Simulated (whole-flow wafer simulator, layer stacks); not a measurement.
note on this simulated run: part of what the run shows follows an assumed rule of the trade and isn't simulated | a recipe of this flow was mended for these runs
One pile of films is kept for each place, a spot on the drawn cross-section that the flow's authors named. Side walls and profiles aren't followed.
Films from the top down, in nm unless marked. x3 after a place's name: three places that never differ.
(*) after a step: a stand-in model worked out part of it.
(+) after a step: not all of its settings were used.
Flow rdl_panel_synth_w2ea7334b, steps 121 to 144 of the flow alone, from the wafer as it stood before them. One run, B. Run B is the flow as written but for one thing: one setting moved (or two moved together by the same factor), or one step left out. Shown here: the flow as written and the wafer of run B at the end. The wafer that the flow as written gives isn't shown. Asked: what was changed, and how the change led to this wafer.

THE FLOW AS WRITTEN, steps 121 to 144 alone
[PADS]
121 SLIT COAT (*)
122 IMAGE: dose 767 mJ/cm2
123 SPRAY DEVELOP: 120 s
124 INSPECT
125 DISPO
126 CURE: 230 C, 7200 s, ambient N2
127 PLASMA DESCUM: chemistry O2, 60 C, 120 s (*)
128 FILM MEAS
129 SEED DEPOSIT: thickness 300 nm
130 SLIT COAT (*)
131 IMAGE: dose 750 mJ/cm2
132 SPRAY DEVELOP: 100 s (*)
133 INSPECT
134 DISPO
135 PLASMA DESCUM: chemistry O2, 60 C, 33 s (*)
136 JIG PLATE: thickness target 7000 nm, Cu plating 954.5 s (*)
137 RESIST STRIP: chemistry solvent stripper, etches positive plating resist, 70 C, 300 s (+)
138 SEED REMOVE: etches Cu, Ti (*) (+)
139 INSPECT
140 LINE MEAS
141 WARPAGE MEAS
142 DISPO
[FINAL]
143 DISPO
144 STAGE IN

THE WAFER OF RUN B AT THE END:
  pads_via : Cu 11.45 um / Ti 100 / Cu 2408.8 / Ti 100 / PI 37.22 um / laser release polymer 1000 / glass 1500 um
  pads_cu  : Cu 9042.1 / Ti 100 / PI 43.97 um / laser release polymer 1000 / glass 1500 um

The cause: step 136, JIG PLATE: Cu plating 1241 s was run, where the flow has Cu plating 954.5 s.

How the change led to this, step by step:
  136 JIG PLATE: thickness target 7000 nm, Cu plating 954.5 s (*)
      pads_via: Cu +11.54 um (as written it would be: Cu +8307.4)
      pads_cu, pads_land: Cu +9132.1 (as written it would be: Cu +7023.8)
